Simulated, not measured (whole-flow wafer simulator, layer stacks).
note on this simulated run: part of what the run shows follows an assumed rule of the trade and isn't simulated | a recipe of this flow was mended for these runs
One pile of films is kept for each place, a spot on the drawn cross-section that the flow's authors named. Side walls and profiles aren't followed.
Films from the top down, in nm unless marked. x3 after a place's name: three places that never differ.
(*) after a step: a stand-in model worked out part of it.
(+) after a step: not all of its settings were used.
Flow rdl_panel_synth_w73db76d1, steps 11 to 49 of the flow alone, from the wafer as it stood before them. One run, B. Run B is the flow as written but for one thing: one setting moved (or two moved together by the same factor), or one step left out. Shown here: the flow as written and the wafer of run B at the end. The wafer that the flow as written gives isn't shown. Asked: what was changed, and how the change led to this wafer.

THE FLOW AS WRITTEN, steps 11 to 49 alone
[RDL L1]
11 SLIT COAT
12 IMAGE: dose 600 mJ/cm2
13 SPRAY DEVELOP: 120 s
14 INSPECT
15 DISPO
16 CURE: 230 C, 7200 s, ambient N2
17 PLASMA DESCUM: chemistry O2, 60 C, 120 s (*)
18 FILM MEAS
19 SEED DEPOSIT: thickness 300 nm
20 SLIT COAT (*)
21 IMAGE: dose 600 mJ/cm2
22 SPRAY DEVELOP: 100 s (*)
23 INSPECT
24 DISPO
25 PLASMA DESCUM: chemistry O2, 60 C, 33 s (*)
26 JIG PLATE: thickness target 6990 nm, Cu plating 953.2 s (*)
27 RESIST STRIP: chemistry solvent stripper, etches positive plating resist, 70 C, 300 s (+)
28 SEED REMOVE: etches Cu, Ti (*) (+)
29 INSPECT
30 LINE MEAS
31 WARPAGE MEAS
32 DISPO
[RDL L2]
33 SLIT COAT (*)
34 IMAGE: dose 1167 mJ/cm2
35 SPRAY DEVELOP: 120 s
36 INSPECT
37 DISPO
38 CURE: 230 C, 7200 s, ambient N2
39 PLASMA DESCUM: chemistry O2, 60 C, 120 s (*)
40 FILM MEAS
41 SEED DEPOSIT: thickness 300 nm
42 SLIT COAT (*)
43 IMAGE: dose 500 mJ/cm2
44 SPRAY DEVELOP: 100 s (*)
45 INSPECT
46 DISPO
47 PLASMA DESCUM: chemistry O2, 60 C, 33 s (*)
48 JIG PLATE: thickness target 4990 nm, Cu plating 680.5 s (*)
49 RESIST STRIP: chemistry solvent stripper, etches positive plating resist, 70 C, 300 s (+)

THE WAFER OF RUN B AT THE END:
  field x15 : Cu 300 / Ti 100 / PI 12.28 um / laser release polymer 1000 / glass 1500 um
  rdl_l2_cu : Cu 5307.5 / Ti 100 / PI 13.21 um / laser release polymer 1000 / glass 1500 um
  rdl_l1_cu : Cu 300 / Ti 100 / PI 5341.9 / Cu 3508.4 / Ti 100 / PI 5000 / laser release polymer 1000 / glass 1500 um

The cause: step 26, JIG PLATE: Cu plating 489 s was run, where the flow has Cu plating 953.2 s.

How the change led to this, step by step:
  26 JIG PLATE: thickness target 6990 nm, Cu plating 953.2 s (*)
      rdl_l1_cu, rdl_l1_via, rdl_l1_rim, rdl_l2_land, rdl_l2_via: Cu +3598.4 (as written it would be: Cu +7014.2)
  33 SLIT COAT (*)
      rdl_l1_space: PI +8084 (as written it would be: PI +10.38 um)
      field x15, rdl_l2_rim x3: PI +7284.2 (as written it would be: PI +8062.5)
      (and at 6 more places)
  42 SLIT COAT (*)
      rdl_l2_cu, rdl_l2_space: ILINE-POS-THICK-GRADE-A +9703 (new film) (as written it would be: ILINE-POS-THICK-GRADE-A +10.13 um (new film))
      rdl_l1_space: ILINE-POS-THICK-GRADE-A +10.04 um (new film) (as written it would be: ILINE-POS-THICK-GRADE-A +10.52 um (new film))
      (and at 4 more places)
  44 SPRAY DEVELOP: 100 s (*)
      rdl_l2_cu: ILINE-POS-THICK-GRADE-A -9703 (all of it) (as written it would be: ILINE-POS-THICK-GRADE-A -10.13 um (all of it))
      rdl_l2_land: ILINE-POS-THICK-GRADE-A -7622.9 (all of it) (as written it would be: ILINE-POS-THICK-GRADE-A -7139.5 (all of it))
      (and at 1 more place)
  49 RESIST STRIP: chemistry solvent stripper, etches positive plating resist, 70 C, 300 s (+)
      rdl_l2_space: ILINE-POS-THICK-GRADE-A -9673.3 (all of it) (as written it would be: ILINE-POS-THICK-GRADE-A -10.1 um (all of it))
      rdl_l1_space: ILINE-POS-THICK-GRADE-A -10.01 um (all of it) (as written it would be: ILINE-POS-THICK-GRADE-A -10.49 um (all of it))
      (and at 2 more places)
